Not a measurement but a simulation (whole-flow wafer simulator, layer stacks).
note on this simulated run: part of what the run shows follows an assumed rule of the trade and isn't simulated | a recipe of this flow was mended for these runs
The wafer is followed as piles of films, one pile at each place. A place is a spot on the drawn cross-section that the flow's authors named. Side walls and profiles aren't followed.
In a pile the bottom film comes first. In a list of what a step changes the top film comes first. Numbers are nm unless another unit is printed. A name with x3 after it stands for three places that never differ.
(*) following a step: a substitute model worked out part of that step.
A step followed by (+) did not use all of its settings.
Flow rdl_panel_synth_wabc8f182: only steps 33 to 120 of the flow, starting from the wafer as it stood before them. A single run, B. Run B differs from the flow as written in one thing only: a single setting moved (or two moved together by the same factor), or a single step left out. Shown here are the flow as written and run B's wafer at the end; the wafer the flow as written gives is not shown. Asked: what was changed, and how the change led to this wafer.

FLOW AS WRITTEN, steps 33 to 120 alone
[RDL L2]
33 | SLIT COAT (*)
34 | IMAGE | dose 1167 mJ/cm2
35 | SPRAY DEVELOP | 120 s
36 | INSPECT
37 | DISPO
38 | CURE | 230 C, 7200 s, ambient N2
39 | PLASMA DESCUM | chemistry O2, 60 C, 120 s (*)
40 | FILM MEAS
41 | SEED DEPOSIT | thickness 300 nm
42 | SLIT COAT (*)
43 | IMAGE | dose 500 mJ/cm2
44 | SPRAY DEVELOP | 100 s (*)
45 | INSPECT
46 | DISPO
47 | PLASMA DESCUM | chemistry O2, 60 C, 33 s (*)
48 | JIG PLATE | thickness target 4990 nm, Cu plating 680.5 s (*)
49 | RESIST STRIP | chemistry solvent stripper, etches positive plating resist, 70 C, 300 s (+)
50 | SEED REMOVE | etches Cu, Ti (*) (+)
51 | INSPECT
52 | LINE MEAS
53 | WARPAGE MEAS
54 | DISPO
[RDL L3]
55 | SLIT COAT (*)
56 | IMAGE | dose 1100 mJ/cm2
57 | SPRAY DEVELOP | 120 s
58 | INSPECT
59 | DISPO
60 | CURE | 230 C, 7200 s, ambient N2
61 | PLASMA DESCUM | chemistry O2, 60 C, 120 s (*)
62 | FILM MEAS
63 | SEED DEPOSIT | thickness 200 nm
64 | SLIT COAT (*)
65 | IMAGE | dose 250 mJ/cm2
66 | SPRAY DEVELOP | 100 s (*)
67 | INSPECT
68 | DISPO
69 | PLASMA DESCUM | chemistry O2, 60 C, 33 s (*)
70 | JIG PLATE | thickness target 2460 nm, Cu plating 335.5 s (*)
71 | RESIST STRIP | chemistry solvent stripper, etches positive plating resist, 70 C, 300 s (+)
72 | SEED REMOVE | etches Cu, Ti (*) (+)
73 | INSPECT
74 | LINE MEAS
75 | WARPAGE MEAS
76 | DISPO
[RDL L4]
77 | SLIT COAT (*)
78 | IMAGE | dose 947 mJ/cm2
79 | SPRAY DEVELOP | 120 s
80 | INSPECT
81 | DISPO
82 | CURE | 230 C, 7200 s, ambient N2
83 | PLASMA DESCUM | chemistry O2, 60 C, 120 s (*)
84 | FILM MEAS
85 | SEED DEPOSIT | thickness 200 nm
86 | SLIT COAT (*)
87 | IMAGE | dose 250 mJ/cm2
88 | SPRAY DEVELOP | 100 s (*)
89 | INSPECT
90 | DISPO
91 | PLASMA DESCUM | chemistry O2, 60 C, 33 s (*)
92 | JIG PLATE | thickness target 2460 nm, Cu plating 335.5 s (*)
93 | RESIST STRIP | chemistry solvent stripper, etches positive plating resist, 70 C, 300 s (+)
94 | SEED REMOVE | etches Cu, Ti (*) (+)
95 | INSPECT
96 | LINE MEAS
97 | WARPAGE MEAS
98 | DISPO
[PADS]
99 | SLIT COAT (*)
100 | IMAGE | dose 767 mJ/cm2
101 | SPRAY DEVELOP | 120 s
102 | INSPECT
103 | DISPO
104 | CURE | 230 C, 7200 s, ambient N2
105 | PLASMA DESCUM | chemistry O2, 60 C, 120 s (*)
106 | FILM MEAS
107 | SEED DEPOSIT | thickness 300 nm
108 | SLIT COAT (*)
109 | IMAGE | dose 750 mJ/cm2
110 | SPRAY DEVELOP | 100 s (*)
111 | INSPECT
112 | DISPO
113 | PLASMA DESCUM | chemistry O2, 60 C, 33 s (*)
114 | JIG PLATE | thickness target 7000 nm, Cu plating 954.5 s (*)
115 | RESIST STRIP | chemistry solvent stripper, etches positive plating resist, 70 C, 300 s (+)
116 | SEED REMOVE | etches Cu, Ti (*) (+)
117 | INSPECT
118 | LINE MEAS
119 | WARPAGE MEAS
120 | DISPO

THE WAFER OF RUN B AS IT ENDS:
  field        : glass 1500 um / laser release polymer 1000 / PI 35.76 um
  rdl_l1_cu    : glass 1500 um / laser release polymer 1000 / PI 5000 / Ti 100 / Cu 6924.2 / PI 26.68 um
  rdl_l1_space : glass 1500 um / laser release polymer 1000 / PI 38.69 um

The reason: step 48, JIG PLATE: Cu plating 986.7 s was run, whereas the flow has Cu plating 680.5 s.

The path from the change to this, step by step:
  48 | JIG PLATE | thickness target 4990 nm, Cu plating 680.5 s (*)
      rdl_l2_cu, rdl_l2_land, rdl_l2_via, rdl_l2_rim, rdl_l3_land, rdl_l3_via: Cu gains 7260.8 (in the flow as written it would be: Cu gains 5007.5)
  55 | SLIT COAT (*)
      rdl_l3_cu, rdl_l3_space: PI gains 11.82 um (in the flow as written it would be: PI gains 9998.1)
      rdl_l1_rim: PI gains 11 um (in the flow as written it would be: PI gains 9173.5)
      (as well as at 16 more places)
  64 | SLIT COAT (*)
      rdl_l3_cu, rdl_l3_space: ILINE-POS-THICK-GRADE-A gains 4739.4 (new film) (in the flow as written it would be: ILINE-POS-THICK-GRADE-A gains 4624.3 (new film))
      rdl_l2_space: ILINE-POS-THICK-GRADE-A gains 5800.7 (new film) (in the flow as written it would be: ILINE-POS-THICK-GRADE-A gains 5624.6 (new film))
      (as well as at 4 more places)
  66 | SPRAY DEVELOP | 100 s (*)
      rdl_l3_cu: ILINE-POS-THICK-GRADE-A loses 4739.4 (all of it) (in the flow as written it would be: ILINE-POS-THICK-GRADE-A loses 4624.3 (all of it))
      rdl_l3_land: ILINE-POS-THICK-GRADE-A loses 2773.1 (all of it) (in the flow as written it would be: ILINE-POS-THICK-GRADE-A loses 2880.1 (all of it))
  71 | RESIST STRIP | chemistry solvent stripper, etches positive plating resist, 70 C, 300 s (+)
      rdl_l2_space: ILINE-POS-THICK-GRADE-A loses 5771 (all of it) (in the flow as written it would be: ILINE-POS-THICK-GRADE-A loses 5594.9 (all of it))
      rdl_l1_rim: ILINE-POS-THICK-GRADE-A loses 5247.8 (all of it) (in the flow as written it would be: ILINE-POS-THICK-GRADE-A loses 5047.8 (all of it))
      (as well as at 3 more places)
  77 | SLIT COAT (*)
      rdl_l2_space: PI gains 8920 (in the flow as written it would be: PI gains 8736.1)
      rdl_l1_rim: PI gains 8402.6 (in the flow as written it would be: PI gains 8189.4)
      (as well as at 3 more places)
  86 | SLIT COAT (*)
      rdl_l2_via: ILINE-POS-THICK-GRADE-A gains 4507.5 (new film) (in the flow as written it would be: ILINE-POS-THICK-GRADE-A gains 4655.1 (new film))
  93 | RESIST STRIP | chemistry solvent stripper, etches positive plating resist, 70 C, 300 s (+)
      rdl_l2_via: ILINE-POS-THICK-GRADE-A loses 4477.8 (all of it) (in the flow as written it would be: ILINE-POS-THICK-GRADE-A loses 4625.4 (all of it))
  99 | SLIT COAT (*)
      rdl_l2_via: PI gains 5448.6 (in the flow as written it would be: PI gains 5584.8)
  108 | SLIT COAT (*)
      rdl_l2_cu, rdl_l2_space: ILINE-POS-THICK-GRADE-A gains 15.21 um (new film) (in the flow as written it would be: ILINE-POS-THICK-GRADE-A gains 15.16 um (new film))
      rdl_l1_rim: ILINE-POS-THICK-GRADE-A gains 14.99 um (new film) (in the flow as written it would be: ILINE-POS-THICK-GRADE-A gains 14.98 um (new film))
      (as well as at 7 more places)
  115 | RESIST STRIP | chemistry solvent stripper, etches positive plating resist, 70 C, 300 s (+)
      rdl_l2_cu, rdl_l2_space: ILINE-POS-THICK-GRADE-A loses 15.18 um (all of it) (in the flow as written it would be: ILINE-POS-THICK-GRADE-A loses 15.13 um (all of it))
      rdl_l1_rim: ILINE-POS-THICK-GRADE-A loses 14.96 um (all of it) (in the flow as written it would be: ILINE-POS-THICK-GRADE-A loses 14.95 um (all of it))
      (as well as at 7 more places)
